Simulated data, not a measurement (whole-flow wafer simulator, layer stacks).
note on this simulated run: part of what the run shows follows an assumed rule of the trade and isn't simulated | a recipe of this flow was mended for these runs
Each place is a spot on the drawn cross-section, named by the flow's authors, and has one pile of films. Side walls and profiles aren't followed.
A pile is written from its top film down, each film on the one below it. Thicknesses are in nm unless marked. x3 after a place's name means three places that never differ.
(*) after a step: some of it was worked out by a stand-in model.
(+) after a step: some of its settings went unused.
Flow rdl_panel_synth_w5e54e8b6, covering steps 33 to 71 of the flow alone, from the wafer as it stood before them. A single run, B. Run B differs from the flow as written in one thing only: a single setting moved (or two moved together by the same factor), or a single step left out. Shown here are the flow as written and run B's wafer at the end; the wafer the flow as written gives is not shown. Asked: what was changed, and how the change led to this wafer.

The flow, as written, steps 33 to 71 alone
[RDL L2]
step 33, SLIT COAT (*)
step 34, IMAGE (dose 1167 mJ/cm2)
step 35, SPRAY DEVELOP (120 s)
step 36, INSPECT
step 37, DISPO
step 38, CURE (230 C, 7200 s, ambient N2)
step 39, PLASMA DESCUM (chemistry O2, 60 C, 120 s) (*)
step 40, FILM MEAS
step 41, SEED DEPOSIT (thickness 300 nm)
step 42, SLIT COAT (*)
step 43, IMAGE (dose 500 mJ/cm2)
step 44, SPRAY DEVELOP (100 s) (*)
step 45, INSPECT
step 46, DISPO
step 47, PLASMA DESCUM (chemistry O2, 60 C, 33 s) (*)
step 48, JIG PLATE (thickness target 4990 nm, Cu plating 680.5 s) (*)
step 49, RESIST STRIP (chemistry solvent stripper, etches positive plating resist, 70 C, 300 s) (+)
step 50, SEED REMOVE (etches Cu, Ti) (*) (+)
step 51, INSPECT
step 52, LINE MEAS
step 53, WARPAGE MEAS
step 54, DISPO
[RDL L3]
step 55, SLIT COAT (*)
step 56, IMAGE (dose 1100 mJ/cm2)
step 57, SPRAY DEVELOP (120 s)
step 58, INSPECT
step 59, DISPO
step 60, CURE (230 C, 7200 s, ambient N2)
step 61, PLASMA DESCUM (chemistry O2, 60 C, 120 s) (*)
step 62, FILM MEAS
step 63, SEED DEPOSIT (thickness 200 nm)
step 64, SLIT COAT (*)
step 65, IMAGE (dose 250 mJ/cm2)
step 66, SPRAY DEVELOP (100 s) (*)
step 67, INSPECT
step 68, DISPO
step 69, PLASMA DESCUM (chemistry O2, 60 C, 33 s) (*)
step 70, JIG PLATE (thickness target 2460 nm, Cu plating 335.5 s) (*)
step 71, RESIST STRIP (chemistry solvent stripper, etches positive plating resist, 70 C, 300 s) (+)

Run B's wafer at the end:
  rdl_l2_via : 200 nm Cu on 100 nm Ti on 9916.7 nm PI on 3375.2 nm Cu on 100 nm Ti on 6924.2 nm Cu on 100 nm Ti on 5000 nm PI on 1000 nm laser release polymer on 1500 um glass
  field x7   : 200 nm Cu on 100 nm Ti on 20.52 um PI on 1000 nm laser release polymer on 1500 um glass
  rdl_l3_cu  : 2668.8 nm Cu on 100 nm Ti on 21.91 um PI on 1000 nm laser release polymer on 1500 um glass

What caused this: step 48, JIG PLATE: Cu plating 470.9 s was run, while the flow as written has Cu plating 680.5 s.

Step by step, how the change led to this:
  step 48, JIG PLATE (thickness target 4990 nm, Cu plating 680.5 s) (*)
      rdl_l2_cu, rdl_l2_land, rdl_l2_via, rdl_l2_rim, rdl_l3_land, rdl_l3_via: +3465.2 Cu (in the flow as written it would be: +5007.5 Cu)
  step 55, SLIT COAT (*)
      rdl_l2_space: +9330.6 PI (in the flow as written it would be: +10.58 um PI)
      rdl_l2_via: +9916.7 PI (new film) (in the flow as written it would be: +10.74 um PI (new film))
      (and at 18 other places as well)
  step 64, SLIT COAT (*)
      rdl_l3_cu, rdl_l3_space: +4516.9 ILINE-POS-THICK-GRADE-A (new film) (in the flow as written it would be: +4624.3 ILINE-POS-THICK-GRADE-A (new film))
      rdl_l2_cu: +5179.2 ILINE-POS-THICK-GRADE-A (new film) (in the flow as written it would be: +5291.3 ILINE-POS-THICK-GRADE-A (new film))
      (and at 5 other places as well)
  step 66, SPRAY DEVELOP (100 s) (*)
      rdl_l3_cu: -4516.9 ILINE-POS-THICK-GRADE-A (all of it) (in the flow as written it would be: -4624.3 ILINE-POS-THICK-GRADE-A (all of it))
      rdl_l3_land: -2979.9 ILINE-POS-THICK-GRADE-A (all of it) (in the flow as written it would be: -2880.1 ILINE-POS-THICK-GRADE-A (all of it))
  step 71, RESIST STRIP (chemistry solvent stripper, etches positive plating resist, 70 C, 300 s) (+)
      rdl_l2_cu: -5149.5 ILINE-POS-THICK-GRADE-A (all of it) (in the flow as written it would be: -5261.6 ILINE-POS-THICK-GRADE-A (all of it))
      rdl_l2_space: -5392.5 ILINE-POS-THICK-GRADE-A (all of it) (in the flow as written it would be: -5594.9 ILINE-POS-THICK-GRADE-A (all of it))
      (and at 4 other places as well)
